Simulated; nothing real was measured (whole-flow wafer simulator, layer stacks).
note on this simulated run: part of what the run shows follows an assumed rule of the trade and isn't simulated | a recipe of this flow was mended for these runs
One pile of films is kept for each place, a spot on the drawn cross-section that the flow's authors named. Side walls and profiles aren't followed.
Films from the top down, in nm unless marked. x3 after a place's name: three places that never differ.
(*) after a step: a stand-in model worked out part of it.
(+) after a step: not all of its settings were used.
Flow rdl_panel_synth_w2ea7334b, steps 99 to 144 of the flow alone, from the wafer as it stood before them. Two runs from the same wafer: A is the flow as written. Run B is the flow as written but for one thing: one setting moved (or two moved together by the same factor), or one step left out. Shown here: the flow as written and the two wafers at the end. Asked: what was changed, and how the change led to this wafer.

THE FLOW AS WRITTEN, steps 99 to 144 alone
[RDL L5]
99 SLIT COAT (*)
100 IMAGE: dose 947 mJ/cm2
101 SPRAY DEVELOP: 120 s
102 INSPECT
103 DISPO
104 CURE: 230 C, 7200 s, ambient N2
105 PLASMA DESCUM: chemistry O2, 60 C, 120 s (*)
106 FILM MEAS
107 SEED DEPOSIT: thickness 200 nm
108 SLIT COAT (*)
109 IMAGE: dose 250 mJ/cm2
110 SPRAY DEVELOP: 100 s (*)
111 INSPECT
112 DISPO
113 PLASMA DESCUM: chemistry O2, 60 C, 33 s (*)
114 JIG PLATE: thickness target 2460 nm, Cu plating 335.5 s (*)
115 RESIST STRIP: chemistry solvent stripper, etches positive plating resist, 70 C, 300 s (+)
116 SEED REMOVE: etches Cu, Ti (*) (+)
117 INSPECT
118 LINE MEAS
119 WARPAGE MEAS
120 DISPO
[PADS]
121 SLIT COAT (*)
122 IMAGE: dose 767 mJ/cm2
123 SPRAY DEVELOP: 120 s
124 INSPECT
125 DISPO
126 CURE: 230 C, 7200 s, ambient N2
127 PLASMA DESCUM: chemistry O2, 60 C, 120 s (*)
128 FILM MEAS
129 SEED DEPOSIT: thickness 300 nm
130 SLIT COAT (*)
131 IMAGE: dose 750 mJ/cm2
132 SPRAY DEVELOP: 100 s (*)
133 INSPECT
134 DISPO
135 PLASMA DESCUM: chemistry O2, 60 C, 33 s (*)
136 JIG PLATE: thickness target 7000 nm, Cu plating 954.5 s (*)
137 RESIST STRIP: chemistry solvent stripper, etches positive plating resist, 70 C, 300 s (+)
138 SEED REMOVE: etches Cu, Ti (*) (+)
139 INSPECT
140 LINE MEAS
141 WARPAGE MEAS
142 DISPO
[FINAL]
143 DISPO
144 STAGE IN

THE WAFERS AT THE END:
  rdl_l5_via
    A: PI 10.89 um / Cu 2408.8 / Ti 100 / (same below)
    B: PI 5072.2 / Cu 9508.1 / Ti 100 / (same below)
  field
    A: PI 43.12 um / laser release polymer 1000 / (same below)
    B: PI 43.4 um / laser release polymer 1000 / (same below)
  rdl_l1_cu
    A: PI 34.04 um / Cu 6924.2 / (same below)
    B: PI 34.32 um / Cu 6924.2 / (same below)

The cause: step 114, JIG PLATE: Cu plating 436.2 s was run, where the flow has Cu plating 335.5 s.

How the change led to this, step by step:
  114 JIG PLATE: thickness target 2460 nm, Cu plating 335.5 s (*)
      rdl_l5_cu, rdl_l5_land, pads_land, pads_via: A Cu +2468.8 | B Cu +3209.8
      rdl_l5_via: A Cu +2468.8 | B Cu +9568.1
  121 SLIT COAT (*)
      rdl_l5_via: A PI +10.89 um (new film) | B PI +5072.2 (new film)
      field: A PI +5893.8 | B PI +6176.8
      (and at 22 more places)
  130 SLIT COAT (*)
      rdl_l5_cu: A ILINE-POS-THICK-GRADE-A +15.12 um (new film) | B ILINE-POS-THICK-GRADE-A +15.27 um (new film)
      rdl_l5_space: A ILINE-POS-THICK-GRADE-A +15.12 um (new film) | B ILINE-POS-THICK-GRADE-A +15.24 um (new film)
      (and at 6 more places)
  132 SPRAY DEVELOP: 100 s (*)
      pads_cu: A ILINE-POS-THICK-GRADE-A -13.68 um (all of it) | B ILINE-POS-THICK-GRADE-A -13.71 um (all of it)
      pads_land: A ILINE-POS-THICK-GRADE-A -13.11 um (all of it) | B ILINE-POS-THICK-GRADE-A -13.05 um (all of it)
      (and at 1 more place)
  137 RESIST STRIP: chemistry solvent stripper, etches positive plating resist, 70 C, 300 s (+)
      rdl_l2_cu, rdl_l2_space: A ILINE-POS-THICK-GRADE-A -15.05 um (all of it) | B ILINE-POS-THICK-GRADE-A -15.04 um (all of it)
      rdl_l5_cu: A ILINE-POS-THICK-GRADE-A -15.09 um (all of it) | B ILINE-POS-THICK-GRADE-A -15.24 um (all of it)
      (and at 4 more places)
